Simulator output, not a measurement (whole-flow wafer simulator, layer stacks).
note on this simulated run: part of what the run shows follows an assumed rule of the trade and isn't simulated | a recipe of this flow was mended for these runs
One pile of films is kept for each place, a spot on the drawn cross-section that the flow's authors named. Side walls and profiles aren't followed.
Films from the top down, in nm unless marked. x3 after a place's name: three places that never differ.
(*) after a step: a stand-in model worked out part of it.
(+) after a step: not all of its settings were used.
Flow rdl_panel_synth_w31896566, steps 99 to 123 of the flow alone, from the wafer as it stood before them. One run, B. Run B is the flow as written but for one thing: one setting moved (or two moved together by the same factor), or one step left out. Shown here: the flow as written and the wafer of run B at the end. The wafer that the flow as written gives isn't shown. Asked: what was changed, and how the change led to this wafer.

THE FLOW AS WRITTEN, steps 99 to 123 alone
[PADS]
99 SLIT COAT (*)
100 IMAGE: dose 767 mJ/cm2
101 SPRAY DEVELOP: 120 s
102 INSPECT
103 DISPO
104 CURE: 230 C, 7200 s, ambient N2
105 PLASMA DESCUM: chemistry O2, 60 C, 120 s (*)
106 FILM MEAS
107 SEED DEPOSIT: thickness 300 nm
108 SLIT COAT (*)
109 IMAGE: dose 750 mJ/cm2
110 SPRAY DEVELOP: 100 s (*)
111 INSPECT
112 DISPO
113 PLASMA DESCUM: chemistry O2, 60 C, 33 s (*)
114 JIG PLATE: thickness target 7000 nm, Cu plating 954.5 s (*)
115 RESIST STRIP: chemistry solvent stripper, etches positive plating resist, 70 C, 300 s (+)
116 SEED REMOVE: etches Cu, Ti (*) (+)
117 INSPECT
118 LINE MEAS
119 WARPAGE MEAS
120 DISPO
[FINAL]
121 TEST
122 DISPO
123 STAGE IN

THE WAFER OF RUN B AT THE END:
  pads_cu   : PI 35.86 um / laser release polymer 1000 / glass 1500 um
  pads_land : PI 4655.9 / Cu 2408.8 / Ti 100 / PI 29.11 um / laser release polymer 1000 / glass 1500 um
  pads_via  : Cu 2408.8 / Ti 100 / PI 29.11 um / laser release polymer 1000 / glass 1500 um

The cause: step 114, JIG PLATE: thickness target 7000 nm, Cu plating 954.5 s (*), was left out.

How the change led to this, step by step:
  116 SEED REMOVE: etches Cu, Ti (*) (+)
      pads_cu, pads_land, pads_via: Cu -300 (all of it), Ti -100 (all of it) (as written it would be: nothing)
Counting metal films that touch as one body, pads_cu has 0 bodies; the flow as written gives 1 body.
Counting metal films that touch as one body, pads_land has 1 body; the flow as written gives 2 bodies (between them, from the top down: PI 4655.9).
